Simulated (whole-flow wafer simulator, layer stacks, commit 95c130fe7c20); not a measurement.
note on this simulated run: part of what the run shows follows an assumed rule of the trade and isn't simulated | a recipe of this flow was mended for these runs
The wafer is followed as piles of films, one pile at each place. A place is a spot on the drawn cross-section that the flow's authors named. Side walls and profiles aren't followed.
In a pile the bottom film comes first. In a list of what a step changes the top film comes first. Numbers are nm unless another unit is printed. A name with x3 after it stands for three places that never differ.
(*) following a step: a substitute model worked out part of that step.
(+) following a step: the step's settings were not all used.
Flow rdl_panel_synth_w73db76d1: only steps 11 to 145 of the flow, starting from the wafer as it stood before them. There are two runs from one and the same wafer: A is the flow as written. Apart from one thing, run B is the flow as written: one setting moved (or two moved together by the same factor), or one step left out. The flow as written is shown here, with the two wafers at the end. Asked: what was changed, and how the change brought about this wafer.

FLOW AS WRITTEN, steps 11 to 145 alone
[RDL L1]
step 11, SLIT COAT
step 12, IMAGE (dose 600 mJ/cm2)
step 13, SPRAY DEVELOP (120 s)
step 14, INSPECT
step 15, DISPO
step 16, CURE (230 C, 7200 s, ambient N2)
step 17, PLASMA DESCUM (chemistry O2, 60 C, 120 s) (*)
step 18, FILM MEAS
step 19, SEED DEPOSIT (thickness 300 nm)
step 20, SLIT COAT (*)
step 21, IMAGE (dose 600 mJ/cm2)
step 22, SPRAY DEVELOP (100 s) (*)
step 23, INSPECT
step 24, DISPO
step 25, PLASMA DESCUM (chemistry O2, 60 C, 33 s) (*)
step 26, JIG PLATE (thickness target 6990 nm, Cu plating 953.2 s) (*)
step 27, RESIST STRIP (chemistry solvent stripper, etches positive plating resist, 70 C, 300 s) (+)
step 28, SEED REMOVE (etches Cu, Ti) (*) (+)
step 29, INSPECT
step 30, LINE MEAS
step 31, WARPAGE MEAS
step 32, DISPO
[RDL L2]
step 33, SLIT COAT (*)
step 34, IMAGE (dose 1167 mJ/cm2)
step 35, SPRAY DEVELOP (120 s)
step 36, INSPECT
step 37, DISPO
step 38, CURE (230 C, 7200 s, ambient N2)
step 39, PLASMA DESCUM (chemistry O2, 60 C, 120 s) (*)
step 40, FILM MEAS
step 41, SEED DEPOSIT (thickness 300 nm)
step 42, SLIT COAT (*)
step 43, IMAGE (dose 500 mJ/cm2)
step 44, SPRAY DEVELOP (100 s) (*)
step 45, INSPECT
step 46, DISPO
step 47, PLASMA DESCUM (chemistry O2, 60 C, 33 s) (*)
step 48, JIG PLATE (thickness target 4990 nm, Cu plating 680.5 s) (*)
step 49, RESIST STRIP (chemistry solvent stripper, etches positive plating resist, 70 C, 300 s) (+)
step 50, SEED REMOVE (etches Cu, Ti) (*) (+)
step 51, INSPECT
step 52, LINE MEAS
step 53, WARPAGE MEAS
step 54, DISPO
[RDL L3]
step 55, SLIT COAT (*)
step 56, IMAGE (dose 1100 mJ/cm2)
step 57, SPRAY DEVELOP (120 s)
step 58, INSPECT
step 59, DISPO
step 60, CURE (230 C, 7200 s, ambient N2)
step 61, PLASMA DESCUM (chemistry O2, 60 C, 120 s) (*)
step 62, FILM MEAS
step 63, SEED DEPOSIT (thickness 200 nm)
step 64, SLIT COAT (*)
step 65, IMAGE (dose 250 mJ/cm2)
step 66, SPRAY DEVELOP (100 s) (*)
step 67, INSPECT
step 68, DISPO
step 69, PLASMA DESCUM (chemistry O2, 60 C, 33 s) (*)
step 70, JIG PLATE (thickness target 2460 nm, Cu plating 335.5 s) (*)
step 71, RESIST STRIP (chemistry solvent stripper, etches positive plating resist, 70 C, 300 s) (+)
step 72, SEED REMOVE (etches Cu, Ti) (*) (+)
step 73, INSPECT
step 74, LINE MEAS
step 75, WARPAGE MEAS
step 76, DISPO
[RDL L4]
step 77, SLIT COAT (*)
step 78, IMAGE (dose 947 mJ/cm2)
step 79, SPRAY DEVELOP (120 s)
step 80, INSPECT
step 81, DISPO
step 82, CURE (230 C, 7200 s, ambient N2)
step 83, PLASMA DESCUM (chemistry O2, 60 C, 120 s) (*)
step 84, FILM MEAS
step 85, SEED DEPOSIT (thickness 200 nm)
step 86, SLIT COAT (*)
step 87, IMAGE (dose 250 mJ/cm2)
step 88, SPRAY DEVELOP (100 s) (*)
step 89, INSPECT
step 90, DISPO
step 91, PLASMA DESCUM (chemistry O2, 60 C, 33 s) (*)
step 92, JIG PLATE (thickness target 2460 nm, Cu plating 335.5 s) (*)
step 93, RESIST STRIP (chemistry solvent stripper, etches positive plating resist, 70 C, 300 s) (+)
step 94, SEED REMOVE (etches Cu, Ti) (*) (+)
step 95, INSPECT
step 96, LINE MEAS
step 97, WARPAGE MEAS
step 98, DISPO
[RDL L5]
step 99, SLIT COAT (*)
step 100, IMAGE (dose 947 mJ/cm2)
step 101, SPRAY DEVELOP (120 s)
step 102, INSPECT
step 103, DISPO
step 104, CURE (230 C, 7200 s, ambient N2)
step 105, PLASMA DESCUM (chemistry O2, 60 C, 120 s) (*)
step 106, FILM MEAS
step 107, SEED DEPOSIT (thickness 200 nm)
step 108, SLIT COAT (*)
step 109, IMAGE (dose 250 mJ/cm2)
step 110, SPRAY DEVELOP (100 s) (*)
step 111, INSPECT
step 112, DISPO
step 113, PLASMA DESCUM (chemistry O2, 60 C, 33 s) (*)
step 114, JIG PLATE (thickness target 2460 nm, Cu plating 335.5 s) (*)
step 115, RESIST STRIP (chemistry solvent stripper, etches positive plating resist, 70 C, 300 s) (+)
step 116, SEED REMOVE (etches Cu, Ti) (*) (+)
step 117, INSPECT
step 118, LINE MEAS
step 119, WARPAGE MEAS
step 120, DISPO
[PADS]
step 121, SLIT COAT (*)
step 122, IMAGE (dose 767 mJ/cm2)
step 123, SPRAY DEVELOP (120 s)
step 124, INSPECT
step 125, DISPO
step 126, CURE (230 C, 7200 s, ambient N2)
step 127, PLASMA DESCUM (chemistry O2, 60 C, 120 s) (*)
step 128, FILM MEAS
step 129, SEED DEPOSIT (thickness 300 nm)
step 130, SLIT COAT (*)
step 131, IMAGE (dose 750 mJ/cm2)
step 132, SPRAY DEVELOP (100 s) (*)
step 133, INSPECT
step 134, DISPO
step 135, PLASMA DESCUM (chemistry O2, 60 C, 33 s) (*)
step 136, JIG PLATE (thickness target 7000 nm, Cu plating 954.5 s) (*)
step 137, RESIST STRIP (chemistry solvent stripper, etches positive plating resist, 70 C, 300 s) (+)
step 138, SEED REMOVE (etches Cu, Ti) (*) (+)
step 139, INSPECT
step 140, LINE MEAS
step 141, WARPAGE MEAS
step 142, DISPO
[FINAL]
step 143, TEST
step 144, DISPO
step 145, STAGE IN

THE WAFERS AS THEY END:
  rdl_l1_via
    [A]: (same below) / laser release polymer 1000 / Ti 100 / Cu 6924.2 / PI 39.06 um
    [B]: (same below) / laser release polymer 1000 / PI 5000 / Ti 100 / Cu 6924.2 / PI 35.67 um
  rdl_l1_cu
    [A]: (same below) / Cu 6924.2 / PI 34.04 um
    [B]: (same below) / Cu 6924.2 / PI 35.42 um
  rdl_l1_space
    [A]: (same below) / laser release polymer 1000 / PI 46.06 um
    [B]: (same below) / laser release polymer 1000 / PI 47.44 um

Cause: step 13, SPRAY DEVELOP: 120 s, was omitted.

How this came from the change, step by step:
  step 20, SLIT COAT (*)
      rdl_l1_cu: A +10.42 um ILINE-POS-THICK-GRADE-A (new film) | B +12 um ILINE-POS-THICK-GRADE-A (new film)
      rdl_l1_space: A +10.94 um ILINE-POS-THICK-GRADE-A (new film) | B +12 um ILINE-POS-THICK-GRADE-A (new film)
      (and at 1 other place as well)
  step 22, SPRAY DEVELOP (100 s) (*)
      rdl_l1_cu: A -10.42 um ILINE-POS-THICK-GRADE-A (all of it) | B -12 um ILINE-POS-THICK-GRADE-A (all of it)
      rdl_l1_via: A -13.83 um ILINE-POS-THICK-GRADE-A (all of it) | B -12 um ILINE-POS-THICK-GRADE-A (all of it)
  step 27, RESIST STRIP (chemistry solvent stripper, etches positive plating resist, 70 C, 300 s) (+)
      rdl_l1_space: A -10.91 um ILINE-POS-THICK-GRADE-A (all of it) | B -11.97 um ILINE-POS-THICK-GRADE-A (all of it)
  step 33, SLIT COAT (*)
      rdl_l1_cu: A +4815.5 PI (new film) | B +5406.8 PI (new film)
      rdl_l1_space: A +10.38 um PI | B +10.99 um PI
      (and at 1 other place as well)
  step 42, SLIT COAT (*)
      rdl_l1_via: A +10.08 um ILINE-POS-THICK-GRADE-A (new film) | B +9151.1 ILINE-POS-THICK-GRADE-A (new film)
      rdl_l1_cu: A +9269.6 ILINE-POS-THICK-GRADE-A (new film) | B +9750.6 ILINE-POS-THICK-GRADE-A (new film)
      (and at 1 other place as well)
  step 49, RESIST STRIP (chemistry solvent stripper, etches positive plating resist, 70 C, 300 s) (+)
      rdl_l1_via: A -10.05 um ILINE-POS-THICK-GRADE-A (all of it) | B -9121.4 ILINE-POS-THICK-GRADE-A (all of it)
      rdl_l1_cu: A -9239.9 ILINE-POS-THICK-GRADE-A (all of it) | B -9720.9 ILINE-POS-THICK-GRADE-A (all of it)
      (and at 1 other place as well)
  step 55, SLIT COAT (*)
      rdl_l1_cu: A +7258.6 PI | B +7654.9 PI
      rdl_l1_space: A +8409.5 PI | B +8803.7 PI
      (and at 1 other place as well)
  step 64, SLIT COAT (*)
      rdl_l1_cu: A +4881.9 ILINE-POS-THICK-GRADE-A (new film) | B +5125.2 ILINE-POS-THICK-GRADE-A (new film)
      rdl_l1_space: A +5109.9 ILINE-POS-THICK-GRADE-A (new film) | B +5345.3 ILINE-POS-THICK-GRADE-A (new film)
      (and at 1 other place as well)
  step 71, RESIST STRIP (chemistry solvent stripper, etches positive plating resist, 70 C, 300 s) (+)
      rdl_l1_cu: A -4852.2 ILINE-POS-THICK-GRADE-A (all of it) | B -5095.5 ILINE-POS-THICK-GRADE-A (all of it)
      rdl_l1_space: A -5080.2 ILINE-POS-THICK-GRADE-A (all of it) | B -5315.6 ILINE-POS-THICK-GRADE-A (all of it)
      (and at 1 other place as well)
  step 77, SLIT COAT (*)
      rdl_l1_cu: A +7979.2 PI | B +8197.8 PI
      rdl_l1_space: A +8225.4 PI | B +8435.5 PI
      (and at 1 other place as well)
  step 86, SLIT COAT (*)
      rdl_l1_cu: A +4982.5 ILINE-POS-THICK-GRADE-A (new film) | B +5114.4 ILINE-POS-THICK-GRADE-A (new film)
      rdl_l1_space: A +5029.9 ILINE-POS-THICK-GRADE-A (new film) | B +5155.1 ILINE-POS-THICK-GRADE-A (new film)
      (and at 1 other place as well)
  step 93, RESIST STRIP (chemistry solvent stripper, etches positive plating resist, 70 C, 300 s) (+)
      rdl_l1_cu: A -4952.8 ILINE-POS-THICK-GRADE-A (all of it) | B -5084.7 ILINE-POS-THICK-GRADE-A (all of it)
      rdl_l1_space: A -5000.2 ILINE-POS-THICK-GRADE-A (all of it) | B -5125.4 ILINE-POS-THICK-GRADE-A (all of it)
      (and at 1 other place as well)
  step 99, SLIT COAT (*)
      rdl_l1_via: A +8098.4 PI | B +7867.6 PI
  step 108, SLIT COAT (*)
      rdl_l1_via: A +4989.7 ILINE-POS-THICK-GRADE-A (new film) | B +4860.6 ILINE-POS-THICK-GRADE-A (new film)
  step 115, RESIST STRIP (chemistry solvent stripper, etches positive plating resist, 70 C, 300 s) (+)
      rdl_l1_via: A -4960 ILINE-POS-THICK-GRADE-A (all of it) | B -4830.9 ILINE-POS-THICK-GRADE-A (all of it)
  step 130, SLIT COAT (*)
      rdl_l1_cu: A +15 um ILINE-POS-THICK-GRADE-A (new film) | B +15.05 um ILINE-POS-THICK-GRADE-A (new film)
      rdl_l1_space: A +15.01 um ILINE-POS-THICK-GRADE-A (new film) | B +15.05 um ILINE-POS-THICK-GRADE-A (new film)
      (and at 1 other place as well)
  step 137, RESIST STRIP (chemistry solvent stripper, etches positive plating resist, 70 C, 300 s) (+)
      rdl_l1_cu: A -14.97 um ILINE-POS-THICK-GRADE-A (all of it) | B -15.02 um ILINE-POS-THICK-GRADE-A (all of it)
      rdl_l1_space: A -14.98 um ILINE-POS-THICK-GRADE-A (all of it) | B -15.02 um ILINE-POS-THICK-GRADE-A (all of it)
      (and at 1 other place as well)
